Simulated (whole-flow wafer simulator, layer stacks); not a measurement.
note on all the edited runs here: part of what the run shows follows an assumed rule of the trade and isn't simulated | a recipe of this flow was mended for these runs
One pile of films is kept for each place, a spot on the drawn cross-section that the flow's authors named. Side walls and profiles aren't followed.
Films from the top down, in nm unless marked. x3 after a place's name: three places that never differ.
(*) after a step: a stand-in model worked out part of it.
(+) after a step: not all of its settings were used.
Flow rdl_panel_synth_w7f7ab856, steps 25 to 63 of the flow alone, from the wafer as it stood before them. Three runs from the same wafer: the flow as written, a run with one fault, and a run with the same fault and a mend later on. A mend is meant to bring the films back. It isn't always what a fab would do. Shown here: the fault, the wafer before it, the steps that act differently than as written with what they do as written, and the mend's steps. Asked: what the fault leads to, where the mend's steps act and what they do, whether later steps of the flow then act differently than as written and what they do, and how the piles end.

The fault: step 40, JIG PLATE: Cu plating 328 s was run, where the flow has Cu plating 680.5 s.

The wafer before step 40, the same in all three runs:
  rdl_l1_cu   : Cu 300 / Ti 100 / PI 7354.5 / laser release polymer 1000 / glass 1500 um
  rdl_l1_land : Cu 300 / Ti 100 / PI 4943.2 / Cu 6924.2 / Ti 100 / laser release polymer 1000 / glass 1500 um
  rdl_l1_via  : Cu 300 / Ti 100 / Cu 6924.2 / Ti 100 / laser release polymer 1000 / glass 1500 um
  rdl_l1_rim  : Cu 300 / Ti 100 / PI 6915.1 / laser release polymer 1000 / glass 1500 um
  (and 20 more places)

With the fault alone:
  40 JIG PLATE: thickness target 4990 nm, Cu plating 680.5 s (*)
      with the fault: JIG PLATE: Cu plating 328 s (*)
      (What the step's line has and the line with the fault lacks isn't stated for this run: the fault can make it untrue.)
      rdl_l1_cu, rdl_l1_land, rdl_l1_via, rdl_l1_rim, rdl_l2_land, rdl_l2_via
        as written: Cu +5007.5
        with the fault: Cu +2413.6
  Later steps of the flow that act differently than as written:
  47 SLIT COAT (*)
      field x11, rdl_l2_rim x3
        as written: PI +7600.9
        with the fault: PI +7022.5
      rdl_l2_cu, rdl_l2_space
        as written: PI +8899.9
        with the fault: PI +7638.5
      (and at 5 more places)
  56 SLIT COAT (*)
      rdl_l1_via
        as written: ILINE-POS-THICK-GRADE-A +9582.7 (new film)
        with the fault: ILINE-POS-THICK-GRADE-A +10.08 um (new film)
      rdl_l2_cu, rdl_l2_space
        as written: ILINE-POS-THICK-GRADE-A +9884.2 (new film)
        with the fault: ILINE-POS-THICK-GRADE-A +9542.5 (new film)
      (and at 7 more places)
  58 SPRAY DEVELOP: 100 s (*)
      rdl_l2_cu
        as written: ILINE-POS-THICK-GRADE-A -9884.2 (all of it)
        with the fault: ILINE-POS-THICK-GRADE-A -9542.5 (all of it)
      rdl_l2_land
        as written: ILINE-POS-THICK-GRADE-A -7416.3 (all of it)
        with the fault: ILINE-POS-THICK-GRADE-A -7805.1 (all of it)
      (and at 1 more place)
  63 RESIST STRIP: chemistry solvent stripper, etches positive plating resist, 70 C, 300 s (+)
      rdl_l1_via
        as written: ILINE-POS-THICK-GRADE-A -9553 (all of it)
        with the fault: ILINE-POS-THICK-GRADE-A -10.05 um (all of it)
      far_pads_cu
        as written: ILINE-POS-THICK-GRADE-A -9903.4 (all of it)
        with the fault: ILINE-POS-THICK-GRADE-A -9562.8 (all of it)
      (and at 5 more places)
  At the end the piles differ from the flow's by more than 2% or 0.5 nm, whichever is larger, at field x11, far_pads_cu, rdl_l1_cu and 11 more.
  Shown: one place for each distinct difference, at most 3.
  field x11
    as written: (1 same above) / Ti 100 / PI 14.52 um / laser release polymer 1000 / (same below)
    with the fault: (1 same above) / Ti 100 / PI 13.94 um / laser release polymer 1000 / (same below)
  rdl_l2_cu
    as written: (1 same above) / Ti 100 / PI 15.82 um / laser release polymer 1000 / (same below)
    with the fault: (1 same above) / Ti 100 / PI 14.55 um / laser release polymer 1000 / (same below)
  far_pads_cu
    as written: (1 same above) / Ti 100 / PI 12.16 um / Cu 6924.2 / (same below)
    with the fault: (1 same above) / Ti 100 / PI 10.92 um / Cu 6924.2 / (same below)

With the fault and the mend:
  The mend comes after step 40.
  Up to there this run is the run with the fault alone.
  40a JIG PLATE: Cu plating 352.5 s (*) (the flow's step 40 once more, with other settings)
      rdl_l1_cu, rdl_l1_land, rdl_l1_via, rdl_l1_rim, rdl_l2_land, rdl_l2_via
        Cu +2593.9
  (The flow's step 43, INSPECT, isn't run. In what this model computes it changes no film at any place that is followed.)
  No later step of the flow acts differently than as written at any place that is followed.
  At the end the piles are the same as the flow's at every place that both follow.
